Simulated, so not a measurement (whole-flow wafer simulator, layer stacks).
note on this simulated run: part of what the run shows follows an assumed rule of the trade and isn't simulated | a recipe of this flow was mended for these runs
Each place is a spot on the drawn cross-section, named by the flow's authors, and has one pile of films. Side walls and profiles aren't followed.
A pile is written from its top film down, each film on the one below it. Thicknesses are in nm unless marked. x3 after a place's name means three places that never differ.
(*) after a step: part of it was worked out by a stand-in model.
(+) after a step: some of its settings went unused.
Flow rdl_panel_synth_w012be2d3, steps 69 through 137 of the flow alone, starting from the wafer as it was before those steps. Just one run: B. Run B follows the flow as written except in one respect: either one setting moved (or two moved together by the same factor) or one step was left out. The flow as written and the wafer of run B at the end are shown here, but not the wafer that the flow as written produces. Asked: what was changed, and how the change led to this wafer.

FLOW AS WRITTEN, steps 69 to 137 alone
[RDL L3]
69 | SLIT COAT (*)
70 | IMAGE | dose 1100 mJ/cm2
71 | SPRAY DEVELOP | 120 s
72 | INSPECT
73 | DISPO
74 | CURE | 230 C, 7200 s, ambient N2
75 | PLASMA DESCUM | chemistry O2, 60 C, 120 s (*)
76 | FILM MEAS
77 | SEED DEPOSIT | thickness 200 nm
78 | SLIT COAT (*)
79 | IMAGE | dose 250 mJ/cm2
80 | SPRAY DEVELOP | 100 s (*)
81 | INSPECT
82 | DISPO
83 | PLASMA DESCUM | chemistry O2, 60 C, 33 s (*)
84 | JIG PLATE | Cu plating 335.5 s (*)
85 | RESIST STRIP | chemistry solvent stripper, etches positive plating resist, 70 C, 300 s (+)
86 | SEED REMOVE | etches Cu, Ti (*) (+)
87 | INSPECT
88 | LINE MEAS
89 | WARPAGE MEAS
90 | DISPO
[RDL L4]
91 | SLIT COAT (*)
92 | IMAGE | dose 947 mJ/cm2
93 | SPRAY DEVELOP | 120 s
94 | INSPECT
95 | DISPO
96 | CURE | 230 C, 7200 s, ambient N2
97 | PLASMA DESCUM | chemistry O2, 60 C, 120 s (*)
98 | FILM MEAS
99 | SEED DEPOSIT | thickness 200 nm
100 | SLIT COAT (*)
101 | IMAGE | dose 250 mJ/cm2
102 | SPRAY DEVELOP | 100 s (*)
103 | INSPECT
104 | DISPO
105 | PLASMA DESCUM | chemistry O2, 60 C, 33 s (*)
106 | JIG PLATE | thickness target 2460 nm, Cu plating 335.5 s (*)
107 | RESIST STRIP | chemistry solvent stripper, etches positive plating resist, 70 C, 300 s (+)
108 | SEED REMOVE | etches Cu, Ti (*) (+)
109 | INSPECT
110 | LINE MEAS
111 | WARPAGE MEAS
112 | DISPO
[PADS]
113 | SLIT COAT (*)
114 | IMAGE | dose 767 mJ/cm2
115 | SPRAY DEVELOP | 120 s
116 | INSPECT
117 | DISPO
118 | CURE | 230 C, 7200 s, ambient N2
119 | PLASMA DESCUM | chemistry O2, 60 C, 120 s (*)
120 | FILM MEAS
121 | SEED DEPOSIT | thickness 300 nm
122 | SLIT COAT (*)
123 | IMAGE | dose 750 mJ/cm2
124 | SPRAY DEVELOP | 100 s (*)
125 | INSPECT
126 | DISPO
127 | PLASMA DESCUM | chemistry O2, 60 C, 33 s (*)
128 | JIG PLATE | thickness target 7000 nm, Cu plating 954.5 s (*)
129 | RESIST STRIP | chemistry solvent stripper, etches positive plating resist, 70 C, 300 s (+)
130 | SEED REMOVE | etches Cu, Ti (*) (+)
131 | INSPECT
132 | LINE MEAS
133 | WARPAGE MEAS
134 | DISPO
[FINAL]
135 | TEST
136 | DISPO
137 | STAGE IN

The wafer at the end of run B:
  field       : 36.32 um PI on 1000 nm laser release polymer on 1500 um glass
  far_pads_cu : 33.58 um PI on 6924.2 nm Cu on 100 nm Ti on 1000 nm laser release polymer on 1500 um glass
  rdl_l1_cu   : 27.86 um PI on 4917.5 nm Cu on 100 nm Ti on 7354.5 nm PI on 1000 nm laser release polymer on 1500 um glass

Cause: step 84, JIG PLATE: Cu plating 308.7 s was run, though the flow has Cu plating 335.5 s.

Step by step, how the change led to this:
  84 | JIG PLATE | Cu plating 335.5 s (*)
      rdl_l3_cu, rdl_l3_land, rdl_l3_via, rdl_l4_land, rdl_l4_via: +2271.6 Cu (as written it would have been: +2468.8 Cu)
  91 | SLIT COAT (*)
      rdl_l3_space: +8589 PI (as written it would have been: +8780.5 PI)
      rdl_l2_rim: +7802.1 PI (as written it would have been: +8037.4 PI)
      (as well as at 2 more places)
  113 | SLIT COAT (*)
      rdl_l4_via: +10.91 um PI (new film) (as written it would have been: +10.89 um PI (new film))
  122 | SLIT COAT (*)
      rdl_l3_cu: +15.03 um ILINE-POS-THICK-GRADE-A (new film) (as written it would have been: +15.04 um ILINE-POS-THICK-GRADE-A (new film))
      rdl_l2_rim: +14.94 um ILINE-POS-THICK-GRADE-A (new film) (as written it would have been: +14.92 um ILINE-POS-THICK-GRADE-A (new film))
      (as well as at 3 more places)
  129 | RESIST STRIP | chemistry solvent stripper, etches positive plating resist, 70 C, 300 s (+)
      rdl_l3_cu: -15 um ILINE-POS-THICK-GRADE-A (all of it) (as written it would have been: -15.01 um ILINE-POS-THICK-GRADE-A (all of it))
      rdl_l2_rim: -14.91 um ILINE-POS-THICK-GRADE-A (all of it) (as written it would have been: -14.89 um ILINE-POS-THICK-GRADE-A (all of it))
      (as well as at 3 more places)
